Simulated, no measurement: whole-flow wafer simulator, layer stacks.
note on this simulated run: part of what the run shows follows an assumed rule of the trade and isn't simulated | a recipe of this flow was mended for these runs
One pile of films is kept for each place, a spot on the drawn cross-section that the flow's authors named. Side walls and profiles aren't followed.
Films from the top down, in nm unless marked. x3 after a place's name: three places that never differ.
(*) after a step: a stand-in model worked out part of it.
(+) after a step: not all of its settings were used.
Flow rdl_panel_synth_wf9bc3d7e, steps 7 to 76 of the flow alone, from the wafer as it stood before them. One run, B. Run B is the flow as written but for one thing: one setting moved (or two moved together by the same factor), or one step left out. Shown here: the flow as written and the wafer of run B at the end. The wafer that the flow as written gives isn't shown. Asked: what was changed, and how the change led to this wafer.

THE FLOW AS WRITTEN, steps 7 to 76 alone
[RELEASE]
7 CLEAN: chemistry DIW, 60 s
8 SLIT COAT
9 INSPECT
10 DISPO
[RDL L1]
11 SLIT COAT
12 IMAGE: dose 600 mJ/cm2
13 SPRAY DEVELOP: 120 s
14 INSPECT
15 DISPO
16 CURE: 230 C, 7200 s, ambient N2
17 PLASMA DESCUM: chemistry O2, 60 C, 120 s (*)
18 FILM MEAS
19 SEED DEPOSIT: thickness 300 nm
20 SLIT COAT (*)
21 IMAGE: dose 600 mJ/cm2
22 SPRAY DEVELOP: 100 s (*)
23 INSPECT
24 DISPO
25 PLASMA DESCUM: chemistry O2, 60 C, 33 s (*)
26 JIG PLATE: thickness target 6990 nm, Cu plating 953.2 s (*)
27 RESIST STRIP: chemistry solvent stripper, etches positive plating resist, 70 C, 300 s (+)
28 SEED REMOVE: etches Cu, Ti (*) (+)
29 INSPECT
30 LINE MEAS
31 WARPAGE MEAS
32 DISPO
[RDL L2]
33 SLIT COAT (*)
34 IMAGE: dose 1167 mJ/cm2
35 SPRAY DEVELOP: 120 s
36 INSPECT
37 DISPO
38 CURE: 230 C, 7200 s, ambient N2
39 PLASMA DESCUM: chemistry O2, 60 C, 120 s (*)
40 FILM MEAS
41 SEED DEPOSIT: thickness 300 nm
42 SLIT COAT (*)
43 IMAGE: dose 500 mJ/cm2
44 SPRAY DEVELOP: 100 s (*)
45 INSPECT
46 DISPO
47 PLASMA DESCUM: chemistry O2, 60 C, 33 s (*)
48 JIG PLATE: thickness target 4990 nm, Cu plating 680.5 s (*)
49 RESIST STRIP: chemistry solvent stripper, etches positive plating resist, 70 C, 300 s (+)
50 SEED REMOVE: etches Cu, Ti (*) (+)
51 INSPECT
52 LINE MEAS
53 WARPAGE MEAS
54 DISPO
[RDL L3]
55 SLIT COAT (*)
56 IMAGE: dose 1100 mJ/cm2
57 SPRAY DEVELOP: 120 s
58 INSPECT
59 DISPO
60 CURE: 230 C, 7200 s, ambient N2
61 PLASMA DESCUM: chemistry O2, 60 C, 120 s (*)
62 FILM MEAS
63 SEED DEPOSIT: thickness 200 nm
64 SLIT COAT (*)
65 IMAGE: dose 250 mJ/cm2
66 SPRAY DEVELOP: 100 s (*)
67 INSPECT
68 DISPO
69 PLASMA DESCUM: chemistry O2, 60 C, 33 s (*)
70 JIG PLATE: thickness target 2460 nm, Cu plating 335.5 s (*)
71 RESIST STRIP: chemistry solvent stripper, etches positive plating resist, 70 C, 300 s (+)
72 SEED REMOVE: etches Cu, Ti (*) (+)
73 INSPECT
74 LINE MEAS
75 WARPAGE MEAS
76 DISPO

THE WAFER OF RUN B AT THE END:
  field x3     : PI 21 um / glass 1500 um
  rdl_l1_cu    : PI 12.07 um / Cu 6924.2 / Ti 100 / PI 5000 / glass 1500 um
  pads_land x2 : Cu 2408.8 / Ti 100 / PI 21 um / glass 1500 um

The cause: step 8, SLIT COAT, was left out.

How the change led to this, step by step:
  (no step that both runs have acts differently)
